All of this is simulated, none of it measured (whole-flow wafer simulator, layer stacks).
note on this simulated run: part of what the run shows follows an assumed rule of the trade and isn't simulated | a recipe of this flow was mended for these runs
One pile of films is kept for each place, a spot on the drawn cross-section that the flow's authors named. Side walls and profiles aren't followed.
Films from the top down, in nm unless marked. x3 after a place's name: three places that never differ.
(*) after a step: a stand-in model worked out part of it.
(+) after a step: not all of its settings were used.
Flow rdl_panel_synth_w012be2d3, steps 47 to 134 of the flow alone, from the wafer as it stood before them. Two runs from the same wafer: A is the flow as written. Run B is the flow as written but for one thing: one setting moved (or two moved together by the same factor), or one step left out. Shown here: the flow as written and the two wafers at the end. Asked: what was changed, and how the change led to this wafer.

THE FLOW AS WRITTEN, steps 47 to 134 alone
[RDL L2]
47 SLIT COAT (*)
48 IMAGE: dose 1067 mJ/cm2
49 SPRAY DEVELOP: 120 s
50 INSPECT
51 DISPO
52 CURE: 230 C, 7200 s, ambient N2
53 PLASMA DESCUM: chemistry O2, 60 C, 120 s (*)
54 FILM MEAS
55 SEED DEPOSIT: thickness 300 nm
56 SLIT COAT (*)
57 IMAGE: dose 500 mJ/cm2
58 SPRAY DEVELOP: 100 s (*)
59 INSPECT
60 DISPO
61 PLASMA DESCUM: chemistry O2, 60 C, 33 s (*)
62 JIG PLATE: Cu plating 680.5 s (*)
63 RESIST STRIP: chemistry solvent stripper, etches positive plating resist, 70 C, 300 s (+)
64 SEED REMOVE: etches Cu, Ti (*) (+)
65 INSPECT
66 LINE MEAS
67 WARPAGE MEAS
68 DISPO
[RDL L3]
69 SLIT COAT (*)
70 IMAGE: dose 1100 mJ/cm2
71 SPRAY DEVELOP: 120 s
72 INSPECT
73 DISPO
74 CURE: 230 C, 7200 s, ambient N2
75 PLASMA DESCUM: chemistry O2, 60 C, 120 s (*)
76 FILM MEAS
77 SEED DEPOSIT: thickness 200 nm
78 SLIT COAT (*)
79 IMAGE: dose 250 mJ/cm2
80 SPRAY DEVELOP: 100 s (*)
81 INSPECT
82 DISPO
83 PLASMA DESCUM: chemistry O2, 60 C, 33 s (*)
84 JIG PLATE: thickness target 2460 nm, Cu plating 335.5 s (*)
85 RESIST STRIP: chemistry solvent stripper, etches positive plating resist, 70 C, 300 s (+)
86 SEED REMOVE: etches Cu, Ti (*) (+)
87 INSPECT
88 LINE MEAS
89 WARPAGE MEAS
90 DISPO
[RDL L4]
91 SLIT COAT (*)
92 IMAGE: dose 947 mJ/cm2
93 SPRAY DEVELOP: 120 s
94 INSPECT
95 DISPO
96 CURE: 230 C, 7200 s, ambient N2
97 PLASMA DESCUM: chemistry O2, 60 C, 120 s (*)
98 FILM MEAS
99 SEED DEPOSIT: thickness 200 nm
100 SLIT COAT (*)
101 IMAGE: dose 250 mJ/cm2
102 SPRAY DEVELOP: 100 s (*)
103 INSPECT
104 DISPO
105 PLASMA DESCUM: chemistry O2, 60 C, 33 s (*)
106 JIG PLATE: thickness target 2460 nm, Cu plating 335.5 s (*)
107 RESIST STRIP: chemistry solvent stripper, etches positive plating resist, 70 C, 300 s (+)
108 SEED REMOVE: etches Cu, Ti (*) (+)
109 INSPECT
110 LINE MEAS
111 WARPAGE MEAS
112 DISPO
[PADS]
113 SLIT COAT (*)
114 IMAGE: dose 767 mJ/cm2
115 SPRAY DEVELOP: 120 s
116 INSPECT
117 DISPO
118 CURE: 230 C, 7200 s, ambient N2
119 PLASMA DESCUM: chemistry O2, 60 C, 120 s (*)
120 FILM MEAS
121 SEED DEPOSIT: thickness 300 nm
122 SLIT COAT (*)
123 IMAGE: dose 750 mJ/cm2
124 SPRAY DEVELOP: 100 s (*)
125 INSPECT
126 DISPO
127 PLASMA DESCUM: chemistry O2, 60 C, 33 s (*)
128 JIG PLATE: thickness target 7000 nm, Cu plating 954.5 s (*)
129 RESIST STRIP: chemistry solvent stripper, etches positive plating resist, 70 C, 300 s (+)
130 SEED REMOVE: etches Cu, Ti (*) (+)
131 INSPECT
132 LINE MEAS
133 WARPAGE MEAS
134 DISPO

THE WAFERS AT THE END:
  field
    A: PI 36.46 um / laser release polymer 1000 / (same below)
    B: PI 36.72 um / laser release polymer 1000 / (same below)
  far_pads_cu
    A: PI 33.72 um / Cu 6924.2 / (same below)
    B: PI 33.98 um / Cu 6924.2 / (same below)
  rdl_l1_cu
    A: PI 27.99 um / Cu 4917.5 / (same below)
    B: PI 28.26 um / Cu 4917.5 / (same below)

The cause: step 62, JIG PLATE: Cu plating 789.4 s was run, where the flow has Cu plating 680.5 s.

How the change led to this, step by step:
  62 JIG PLATE: Cu plating 680.5 s (*)
      rdl_l2_cu, rdl_l2_land, rdl_l2_via, rdl_l2_rim, rdl_l3_land, rdl_l3_via: A Cu +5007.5 | B Cu +5808.9
  69 SLIT COAT (*)
      rdl_l3_cu, rdl_l3_space: A PI +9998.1 | B PI +10.63 um
      rdl_l1_rim: A PI +9339.9 | B PI +10.05 um
      (and at 17 more places)
  78 SLIT COAT (*)
      rdl_l2_space: A ILINE-POS-THICK-GRADE-A +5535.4 (new film) | B ILINE-POS-THICK-GRADE-A +5657.3 (new film)
      rdl_l1_rim: A ILINE-POS-THICK-GRADE-A +5099.6 (new film) | B ILINE-POS-THICK-GRADE-A +5225.5 (new film)
      (and at 1 more place)
  85 RESIST STRIP: chemistry solvent stripper, etches positive plating resist, 70 C, 300 s (+)
      rdl_l2_space: A ILINE-POS-THICK-GRADE-A -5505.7 (all of it) | B ILINE-POS-THICK-GRADE-A -5627.6 (all of it)
      rdl_l1_rim: A ILINE-POS-THICK-GRADE-A -5069.9 (all of it) | B ILINE-POS-THICK-GRADE-A -5195.8 (all of it)
      (and at 1 more place)
  91 SLIT COAT (*)
      rdl_l2_via: A PI +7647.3 | B PI +7388.5
      rdl_l3_via: A PI +11.89 um (new film) | B PI +11.78 um (new film)
  100 SLIT COAT (*)
      rdl_l2_via: A ILINE-POS-THICK-GRADE-A +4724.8 (new film) | B ILINE-POS-THICK-GRADE-A +4622.2 (new film)
  107 RESIST STRIP: chemistry solvent stripper, etches positive plating resist, 70 C, 300 s (+)
      rdl_l2_via: A ILINE-POS-THICK-GRADE-A -4695.1 (all of it) | B ILINE-POS-THICK-GRADE-A -4592.5 (all of it)
  122 SLIT COAT (*)
      rdl_l2_cu, rdl_l2_space: A ILINE-POS-THICK-GRADE-A +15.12 um (new film) | B ILINE-POS-THICK-GRADE-A +15.16 um (new film)
      rdl_l2_land: A ILINE-POS-THICK-GRADE-A +14.88 um (new film) | B ILINE-POS-THICK-GRADE-A +14.85 um (new film)
      (and at 5 more places)
  129 RESIST STRIP: chemistry solvent stripper, etches positive plating resist, 70 C, 300 s (+)
      rdl_l2_cu, rdl_l2_space: A ILINE-POS-THICK-GRADE-A -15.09 um (all of it) | B ILINE-POS-THICK-GRADE-A -15.13 um (all of it)
      rdl_l2_land: A ILINE-POS-THICK-GRADE-A -14.85 um (all of it) | B ILINE-POS-THICK-GRADE-A -14.82 um (all of it)
      (and at 5 more places)
